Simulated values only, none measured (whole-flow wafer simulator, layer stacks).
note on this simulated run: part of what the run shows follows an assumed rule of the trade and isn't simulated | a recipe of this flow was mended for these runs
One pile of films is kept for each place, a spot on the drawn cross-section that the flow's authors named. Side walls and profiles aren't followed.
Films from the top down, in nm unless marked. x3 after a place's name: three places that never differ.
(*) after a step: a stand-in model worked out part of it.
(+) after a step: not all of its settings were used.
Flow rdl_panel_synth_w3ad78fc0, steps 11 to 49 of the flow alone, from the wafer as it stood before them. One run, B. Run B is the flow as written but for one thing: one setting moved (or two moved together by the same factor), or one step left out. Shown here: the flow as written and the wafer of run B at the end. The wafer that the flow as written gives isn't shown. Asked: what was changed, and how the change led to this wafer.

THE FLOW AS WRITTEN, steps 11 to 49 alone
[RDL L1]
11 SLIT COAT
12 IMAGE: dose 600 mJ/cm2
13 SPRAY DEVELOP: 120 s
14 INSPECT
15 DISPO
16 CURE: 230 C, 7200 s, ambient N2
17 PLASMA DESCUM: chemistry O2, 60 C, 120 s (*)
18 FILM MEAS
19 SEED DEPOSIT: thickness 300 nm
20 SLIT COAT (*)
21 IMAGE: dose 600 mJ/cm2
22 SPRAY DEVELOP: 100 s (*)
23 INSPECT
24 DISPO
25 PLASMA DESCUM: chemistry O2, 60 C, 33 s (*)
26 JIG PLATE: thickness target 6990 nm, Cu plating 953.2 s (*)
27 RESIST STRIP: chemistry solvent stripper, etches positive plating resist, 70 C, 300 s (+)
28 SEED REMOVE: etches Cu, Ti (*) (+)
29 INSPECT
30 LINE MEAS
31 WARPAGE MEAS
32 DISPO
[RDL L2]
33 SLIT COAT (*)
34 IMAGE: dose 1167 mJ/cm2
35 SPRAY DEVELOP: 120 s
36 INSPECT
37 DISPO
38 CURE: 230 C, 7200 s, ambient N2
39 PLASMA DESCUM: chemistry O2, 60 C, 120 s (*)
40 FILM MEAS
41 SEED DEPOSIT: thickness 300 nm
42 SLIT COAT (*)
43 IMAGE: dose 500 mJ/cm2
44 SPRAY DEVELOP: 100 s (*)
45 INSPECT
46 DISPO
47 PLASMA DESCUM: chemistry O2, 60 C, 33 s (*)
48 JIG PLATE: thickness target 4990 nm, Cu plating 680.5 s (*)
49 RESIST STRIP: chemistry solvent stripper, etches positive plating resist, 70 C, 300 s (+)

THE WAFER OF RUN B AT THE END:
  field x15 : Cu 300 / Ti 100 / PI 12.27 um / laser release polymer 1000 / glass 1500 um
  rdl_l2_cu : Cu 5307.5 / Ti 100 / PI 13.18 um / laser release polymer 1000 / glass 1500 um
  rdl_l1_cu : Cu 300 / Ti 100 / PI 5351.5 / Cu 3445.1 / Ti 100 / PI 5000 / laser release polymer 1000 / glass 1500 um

The cause: step 26, JIG PLATE: Cu plating 480.4 s was run, where the flow has Cu plating 953.2 s.

How the change led to this, step by step:
  26 JIG PLATE: thickness target 6990 nm, Cu plating 953.2 s (*)
      rdl_l1_cu, rdl_l1_via, rdl_l1_rim, rdl_l2_land, rdl_l2_via: Cu +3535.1 (as written it would be: Cu +7014.2)
  33 SLIT COAT (*)
      rdl_l1_space: PI +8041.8 (as written it would be: PI +10.38 um)
      field x15, rdl_l2_rim x3: PI +7270.1 (as written it would be: PI +8062.5)
      (and at 6 more places)
  42 SLIT COAT (*)
      rdl_l2_cu, rdl_l2_space: ILINE-POS-THICK-GRADE-A +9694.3 (new film) (as written it would be: ILINE-POS-THICK-GRADE-A +10.13 um (new film))
      rdl_l1_space: ILINE-POS-THICK-GRADE-A +10.03 um (new film) (as written it would be: ILINE-POS-THICK-GRADE-A +10.52 um (new film))
      (and at 4 more places)
  44 SPRAY DEVELOP: 100 s (*)
      rdl_l2_cu: ILINE-POS-THICK-GRADE-A -9694.3 (all of it) (as written it would be: ILINE-POS-THICK-GRADE-A -10.13 um (all of it))
      rdl_l2_land: ILINE-POS-THICK-GRADE-A -7632.6 (all of it) (as written it would be: ILINE-POS-THICK-GRADE-A -7139.5 (all of it))
      (and at 1 more place)
  49 RESIST STRIP: chemistry solvent stripper, etches positive plating resist, 70 C, 300 s (+)
      rdl_l2_space: ILINE-POS-THICK-GRADE-A -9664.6 (all of it) (as written it would be: ILINE-POS-THICK-GRADE-A -10.1 um (all of it))
      rdl_l1_space: ILINE-POS-THICK-GRADE-A -10 um (all of it) (as written it would be: ILINE-POS-THICK-GRADE-A -10.49 um (all of it))
      (and at 2 more places)
